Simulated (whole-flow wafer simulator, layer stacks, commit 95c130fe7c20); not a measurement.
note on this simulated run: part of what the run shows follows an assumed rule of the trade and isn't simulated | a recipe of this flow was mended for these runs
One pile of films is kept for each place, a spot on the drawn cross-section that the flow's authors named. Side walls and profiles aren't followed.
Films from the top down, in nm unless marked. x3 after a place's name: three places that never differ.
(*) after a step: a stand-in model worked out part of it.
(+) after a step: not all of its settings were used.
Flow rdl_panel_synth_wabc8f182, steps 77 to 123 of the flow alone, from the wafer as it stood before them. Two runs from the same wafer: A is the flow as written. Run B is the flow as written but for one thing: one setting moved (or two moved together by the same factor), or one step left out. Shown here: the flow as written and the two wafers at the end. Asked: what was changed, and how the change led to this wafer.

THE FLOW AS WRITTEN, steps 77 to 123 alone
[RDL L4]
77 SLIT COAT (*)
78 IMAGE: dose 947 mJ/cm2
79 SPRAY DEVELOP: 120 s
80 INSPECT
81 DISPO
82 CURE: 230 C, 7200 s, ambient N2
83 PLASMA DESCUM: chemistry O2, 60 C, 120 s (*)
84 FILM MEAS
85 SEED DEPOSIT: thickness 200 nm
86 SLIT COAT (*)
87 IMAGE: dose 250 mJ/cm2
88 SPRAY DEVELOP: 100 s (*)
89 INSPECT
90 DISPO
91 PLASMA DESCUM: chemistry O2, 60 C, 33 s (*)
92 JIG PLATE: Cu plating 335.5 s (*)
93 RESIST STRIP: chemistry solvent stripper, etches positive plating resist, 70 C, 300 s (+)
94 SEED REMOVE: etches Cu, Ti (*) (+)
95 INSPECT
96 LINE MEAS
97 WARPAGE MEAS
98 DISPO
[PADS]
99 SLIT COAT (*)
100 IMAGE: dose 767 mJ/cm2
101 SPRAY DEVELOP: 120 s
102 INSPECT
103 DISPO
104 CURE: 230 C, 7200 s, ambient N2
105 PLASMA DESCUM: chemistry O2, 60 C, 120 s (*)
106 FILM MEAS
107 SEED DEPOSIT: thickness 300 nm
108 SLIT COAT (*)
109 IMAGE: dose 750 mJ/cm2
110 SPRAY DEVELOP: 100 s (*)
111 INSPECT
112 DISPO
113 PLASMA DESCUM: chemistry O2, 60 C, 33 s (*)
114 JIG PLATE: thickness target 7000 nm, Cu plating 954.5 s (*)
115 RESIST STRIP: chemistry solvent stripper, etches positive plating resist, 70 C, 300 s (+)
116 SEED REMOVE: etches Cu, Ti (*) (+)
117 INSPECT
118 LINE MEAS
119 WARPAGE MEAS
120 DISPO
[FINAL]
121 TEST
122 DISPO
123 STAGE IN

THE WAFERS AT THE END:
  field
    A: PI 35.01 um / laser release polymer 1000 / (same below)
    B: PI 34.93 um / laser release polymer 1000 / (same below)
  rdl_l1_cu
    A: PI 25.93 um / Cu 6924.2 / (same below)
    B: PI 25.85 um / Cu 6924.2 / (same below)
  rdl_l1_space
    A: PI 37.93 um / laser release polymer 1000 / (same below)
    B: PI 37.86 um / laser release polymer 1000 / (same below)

The cause: step 92, JIG PLATE: Cu plating 308.7 s was run, where the flow has Cu plating 335.5 s.

How the change led to this, step by step:
  92 JIG PLATE: Cu plating 335.5 s (*)
      rdl_l4_cu, rdl_l4_land, rdl_l4_via, pads_land, pads_via: A Cu +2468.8 | B Cu +2271.6
  99 SLIT COAT (*)
      rdl_l4_space: A PI +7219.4 | B PI +6962
      rdl_l4_land: A PI +4480.6 (new film) | B PI +4317.5 (new film)
      (and at 2 more places)
  108 SLIT COAT (*)
      rdl_l4_cu, rdl_l4_space: A ILINE-POS-THICK-GRADE-A +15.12 um (new film) | B ILINE-POS-THICK-GRADE-A +15.06 um (new film)
      rdl_l4_land: A ILINE-POS-THICK-GRADE-A +14.89 um (new film) | B ILINE-POS-THICK-GRADE-A +14.93 um (new film)
      (and at 5 more places)
  110 SPRAY DEVELOP: 100 s (*)
      pads_cu: A ILINE-POS-THICK-GRADE-A -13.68 um (all of it) | B ILINE-POS-THICK-GRADE-A -13.67 um (all of it)
      pads_land: A ILINE-POS-THICK-GRADE-A -13.11 um (all of it) | B ILINE-POS-THICK-GRADE-A -13.13 um (all of it)
      (and at 1 more place)
  115 RESIST STRIP: chemistry solvent stripper, etches positive plating resist, 70 C, 300 s (+)
      rdl_l4_cu, rdl_l4_space: A ILINE-POS-THICK-GRADE-A -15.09 um (all of it) | B ILINE-POS-THICK-GRADE-A -15.03 um (all of it)
      rdl_l4_land: A ILINE-POS-THICK-GRADE-A -14.86 um (all of it) | B ILINE-POS-THICK-GRADE-A -14.9 um (all of it)
      (and at 2 more places)
